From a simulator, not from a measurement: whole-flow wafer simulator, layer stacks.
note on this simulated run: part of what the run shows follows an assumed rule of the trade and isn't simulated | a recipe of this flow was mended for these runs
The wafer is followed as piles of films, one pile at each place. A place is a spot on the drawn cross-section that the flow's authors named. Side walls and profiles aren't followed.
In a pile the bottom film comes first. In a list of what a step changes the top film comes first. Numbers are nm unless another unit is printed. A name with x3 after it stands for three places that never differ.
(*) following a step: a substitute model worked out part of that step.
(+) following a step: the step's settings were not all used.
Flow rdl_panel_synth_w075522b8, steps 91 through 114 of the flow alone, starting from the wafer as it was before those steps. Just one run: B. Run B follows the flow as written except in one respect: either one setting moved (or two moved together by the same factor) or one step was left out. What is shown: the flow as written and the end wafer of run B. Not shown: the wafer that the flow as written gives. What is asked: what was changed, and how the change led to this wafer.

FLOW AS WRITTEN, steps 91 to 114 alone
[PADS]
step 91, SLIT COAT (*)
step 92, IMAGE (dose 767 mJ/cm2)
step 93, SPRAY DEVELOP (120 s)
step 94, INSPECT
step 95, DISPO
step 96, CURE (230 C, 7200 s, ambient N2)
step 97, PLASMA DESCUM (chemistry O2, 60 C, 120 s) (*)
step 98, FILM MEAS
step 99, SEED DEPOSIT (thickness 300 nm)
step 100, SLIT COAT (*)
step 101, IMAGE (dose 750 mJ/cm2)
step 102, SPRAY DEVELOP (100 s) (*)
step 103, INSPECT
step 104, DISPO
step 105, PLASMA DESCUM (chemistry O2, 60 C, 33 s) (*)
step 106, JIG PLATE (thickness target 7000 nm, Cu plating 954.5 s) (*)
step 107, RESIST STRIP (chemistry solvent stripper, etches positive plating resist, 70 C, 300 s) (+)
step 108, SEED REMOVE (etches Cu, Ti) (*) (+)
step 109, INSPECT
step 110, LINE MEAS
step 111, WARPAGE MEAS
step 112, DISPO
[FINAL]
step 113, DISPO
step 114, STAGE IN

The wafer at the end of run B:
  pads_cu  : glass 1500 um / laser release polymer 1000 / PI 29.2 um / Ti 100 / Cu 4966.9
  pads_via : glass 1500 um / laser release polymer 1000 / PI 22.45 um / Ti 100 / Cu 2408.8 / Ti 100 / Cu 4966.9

What caused this: step 106, JIG PLATE: Cu plating 687.2 s was run, though the flow has Cu plating 954.5 s.

The path from the change to this, step by step:
  step 106, JIG PLATE (thickness target 7000 nm, Cu plating 954.5 s) (*)
      pads_cu, pads_land: Cu gains 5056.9 (as written it would have been: Cu gains 7023.8)
      pads_via: Cu gains 5056.9 (as written it would have been: Cu gains 8307.4)
